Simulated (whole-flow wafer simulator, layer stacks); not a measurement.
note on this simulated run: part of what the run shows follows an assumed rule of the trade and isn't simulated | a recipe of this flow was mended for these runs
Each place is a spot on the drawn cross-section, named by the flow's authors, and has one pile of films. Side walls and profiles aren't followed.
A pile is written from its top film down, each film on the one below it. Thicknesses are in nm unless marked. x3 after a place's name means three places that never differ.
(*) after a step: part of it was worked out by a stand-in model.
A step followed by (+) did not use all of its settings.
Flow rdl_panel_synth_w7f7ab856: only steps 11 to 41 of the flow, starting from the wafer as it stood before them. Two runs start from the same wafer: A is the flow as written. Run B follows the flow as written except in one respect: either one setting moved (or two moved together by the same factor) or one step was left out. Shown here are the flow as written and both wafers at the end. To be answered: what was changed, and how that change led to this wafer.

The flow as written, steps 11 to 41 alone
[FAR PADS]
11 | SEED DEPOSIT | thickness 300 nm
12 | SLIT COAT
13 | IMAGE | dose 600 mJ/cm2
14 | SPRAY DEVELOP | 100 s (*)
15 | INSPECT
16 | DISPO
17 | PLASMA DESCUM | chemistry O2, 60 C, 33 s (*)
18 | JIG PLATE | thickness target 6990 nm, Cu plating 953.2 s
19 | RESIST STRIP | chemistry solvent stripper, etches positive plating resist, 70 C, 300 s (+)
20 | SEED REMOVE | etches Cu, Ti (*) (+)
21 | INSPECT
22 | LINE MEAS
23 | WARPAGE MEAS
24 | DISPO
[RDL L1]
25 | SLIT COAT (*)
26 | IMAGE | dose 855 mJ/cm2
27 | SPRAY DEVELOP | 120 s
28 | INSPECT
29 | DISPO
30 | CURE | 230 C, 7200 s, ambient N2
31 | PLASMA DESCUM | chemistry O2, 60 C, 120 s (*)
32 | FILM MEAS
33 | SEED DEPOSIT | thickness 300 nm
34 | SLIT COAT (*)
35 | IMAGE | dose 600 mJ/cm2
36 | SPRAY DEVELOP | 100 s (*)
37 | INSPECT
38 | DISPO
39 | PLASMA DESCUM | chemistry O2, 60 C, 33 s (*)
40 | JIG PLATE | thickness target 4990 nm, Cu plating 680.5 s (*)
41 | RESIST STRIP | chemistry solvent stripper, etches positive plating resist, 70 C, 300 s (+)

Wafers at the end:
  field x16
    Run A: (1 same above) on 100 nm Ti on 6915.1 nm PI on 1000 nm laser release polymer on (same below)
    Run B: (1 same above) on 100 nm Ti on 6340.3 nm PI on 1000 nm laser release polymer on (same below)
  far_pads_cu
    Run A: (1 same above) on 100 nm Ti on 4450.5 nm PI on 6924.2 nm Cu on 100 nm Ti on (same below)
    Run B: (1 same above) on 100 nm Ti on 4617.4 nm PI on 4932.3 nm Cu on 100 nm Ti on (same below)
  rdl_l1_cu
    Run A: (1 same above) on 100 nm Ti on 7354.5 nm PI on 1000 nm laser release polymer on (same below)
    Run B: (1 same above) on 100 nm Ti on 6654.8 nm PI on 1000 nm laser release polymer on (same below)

The reason: step 18, JIG PLATE: Cu plating 682.5 s was run, whereas the flow has Cu plating 953.2 s.

Step by step, how the change led to this:
  18 | JIG PLATE | thickness target 6990 nm, Cu plating 953.2 s
      far_pads_cu, rdl_l1_land, rdl_l1_via: A Cu gains 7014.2 | B Cu gains 5022.3
  25 | SLIT COAT (*)
      field x16, rdl_l1_rim x3: A PI gains 6915.1 (new film) | B PI gains 6340.3 (new film)
      far_pads_cu: A PI gains 4450.5 (new film) | B PI gains 4617.4 (new film)
      (and at 2 other places as well)
  34 | SLIT COAT (*)
      rdl_l1_land: A ILINE-POS-THICK-GRADE-A gains 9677 (new film) | B ILINE-POS-THICK-GRADE-A gains 10.17 um (new film)
      far_pads_cu: A ILINE-POS-THICK-GRADE-A gains 10.3 um (new film) | B ILINE-POS-THICK-GRADE-A gains 10.79 um (new film)
      (and at 3 other places as well)
  36 | SPRAY DEVELOP | 100 s (*)
      rdl_l1_land: A ILINE-POS-THICK-GRADE-A loses 9677 (all of it) | B ILINE-POS-THICK-GRADE-A loses 10.17 um (all of it)
      rdl_l1_cu: A ILINE-POS-THICK-GRADE-A loses 12.38 um (all of it) | B ILINE-POS-THICK-GRADE-A loses 12.5 um (all of it)
      (and at 1 other place as well)
  41 | RESIST STRIP | chemistry solvent stripper, etches positive plating resist, 70 C, 300 s (+)
      far_pads_cu: A ILINE-POS-THICK-GRADE-A loses 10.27 um (all of it) | B ILINE-POS-THICK-GRADE-A loses 10.77 um (all of it)
      rdl_l1_space: A ILINE-POS-THICK-GRADE-A loses 12.36 um (all of it) | B ILINE-POS-THICK-GRADE-A loses 12.51 um (all of it)
